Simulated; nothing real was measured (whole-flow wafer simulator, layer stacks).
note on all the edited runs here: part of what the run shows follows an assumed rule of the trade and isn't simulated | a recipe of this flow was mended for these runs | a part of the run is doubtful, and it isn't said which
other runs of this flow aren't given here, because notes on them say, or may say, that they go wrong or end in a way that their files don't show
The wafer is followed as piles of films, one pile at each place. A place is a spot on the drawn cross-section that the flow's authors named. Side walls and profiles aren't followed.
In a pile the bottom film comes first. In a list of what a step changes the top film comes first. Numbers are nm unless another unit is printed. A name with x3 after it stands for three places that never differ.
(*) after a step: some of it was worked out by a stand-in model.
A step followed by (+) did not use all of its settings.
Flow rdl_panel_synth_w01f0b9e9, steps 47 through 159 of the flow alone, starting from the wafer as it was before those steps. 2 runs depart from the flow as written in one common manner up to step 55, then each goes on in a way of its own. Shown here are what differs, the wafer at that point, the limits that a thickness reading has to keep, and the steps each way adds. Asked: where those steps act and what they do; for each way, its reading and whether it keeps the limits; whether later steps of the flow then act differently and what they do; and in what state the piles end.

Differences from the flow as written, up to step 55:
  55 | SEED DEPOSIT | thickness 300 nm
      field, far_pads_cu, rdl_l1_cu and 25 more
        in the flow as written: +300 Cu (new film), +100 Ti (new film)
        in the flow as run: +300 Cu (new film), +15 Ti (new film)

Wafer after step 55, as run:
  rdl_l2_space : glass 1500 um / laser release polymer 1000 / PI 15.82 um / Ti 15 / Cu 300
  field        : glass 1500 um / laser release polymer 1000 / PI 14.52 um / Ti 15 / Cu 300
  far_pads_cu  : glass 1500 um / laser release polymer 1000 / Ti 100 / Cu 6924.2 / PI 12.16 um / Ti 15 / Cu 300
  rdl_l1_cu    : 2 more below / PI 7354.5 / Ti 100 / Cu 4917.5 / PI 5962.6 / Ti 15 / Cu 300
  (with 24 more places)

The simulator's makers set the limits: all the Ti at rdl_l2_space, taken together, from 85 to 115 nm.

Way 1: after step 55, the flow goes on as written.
  After step 55, the reading is 15 nm, outside the limits.
  Steps further on in the flow that do not act as written (not shown: 9 more steps that differ only slightly, by at most 2% or 0.5 nm, whichever is larger):
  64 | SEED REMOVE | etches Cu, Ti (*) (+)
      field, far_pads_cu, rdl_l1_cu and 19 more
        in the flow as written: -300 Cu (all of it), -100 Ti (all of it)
        going this way: -300 Cu (all of it), -15 Ti (all of it)
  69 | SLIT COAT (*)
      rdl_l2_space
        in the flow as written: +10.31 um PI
        going this way: +10.25 um PI
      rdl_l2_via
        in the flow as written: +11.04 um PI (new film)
        going this way: +11.03 um PI (new film)
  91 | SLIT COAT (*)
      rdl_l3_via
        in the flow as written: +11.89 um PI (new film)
        going this way: +11.9 um PI (new film)
  The piles end different from the flow's at rdl_l2_cu, rdl_l2_land, rdl_l2_via, rdl_l2_rim, rdl_l3_land, rdl_l3_via by more than 2% or 0.5 nm, whichever is larger.
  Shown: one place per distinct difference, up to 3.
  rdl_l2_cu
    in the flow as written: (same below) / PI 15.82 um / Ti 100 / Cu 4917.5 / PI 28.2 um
    going this way: (same below) / PI 15.82 um / Ti 15 / Cu 4917.5 / PI 28.22 um
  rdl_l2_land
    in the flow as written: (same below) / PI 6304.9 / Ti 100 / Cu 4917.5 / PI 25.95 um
    going this way: (same below) / PI 6304.9 / Ti 15 / Cu 4917.5 / PI 25.96 um
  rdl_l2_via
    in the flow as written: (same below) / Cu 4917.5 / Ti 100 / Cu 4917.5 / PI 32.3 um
    going this way: (same below) / Cu 4917.5 / Ti 15 / Cu 4917.5 / PI 32.31 um

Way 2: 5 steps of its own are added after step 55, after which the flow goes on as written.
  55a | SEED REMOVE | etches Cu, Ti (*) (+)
      field, far_pads_cu, rdl_l1_cu and 25 more
        -300 Cu (all of it), -15 Ti (all of it)
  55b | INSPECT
      alters no film at any place that is followed
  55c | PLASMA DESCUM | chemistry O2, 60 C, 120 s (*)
      alters no film at any place that is followed
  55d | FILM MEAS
      alters no film at any place that is followed
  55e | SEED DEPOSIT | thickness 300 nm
      field, far_pads_cu, rdl_l1_cu and 25 more
        +300 Cu (new film), +100 Ti (new film)
  After step 55e, the reading is 100 nm, within the limits.
  Later steps of the flow that are run all act as written at every place that is followed.
  At every place that both follow, the piles at the end match the flow's.

The limits are kept by: way 2. They are not kept by: way 1.
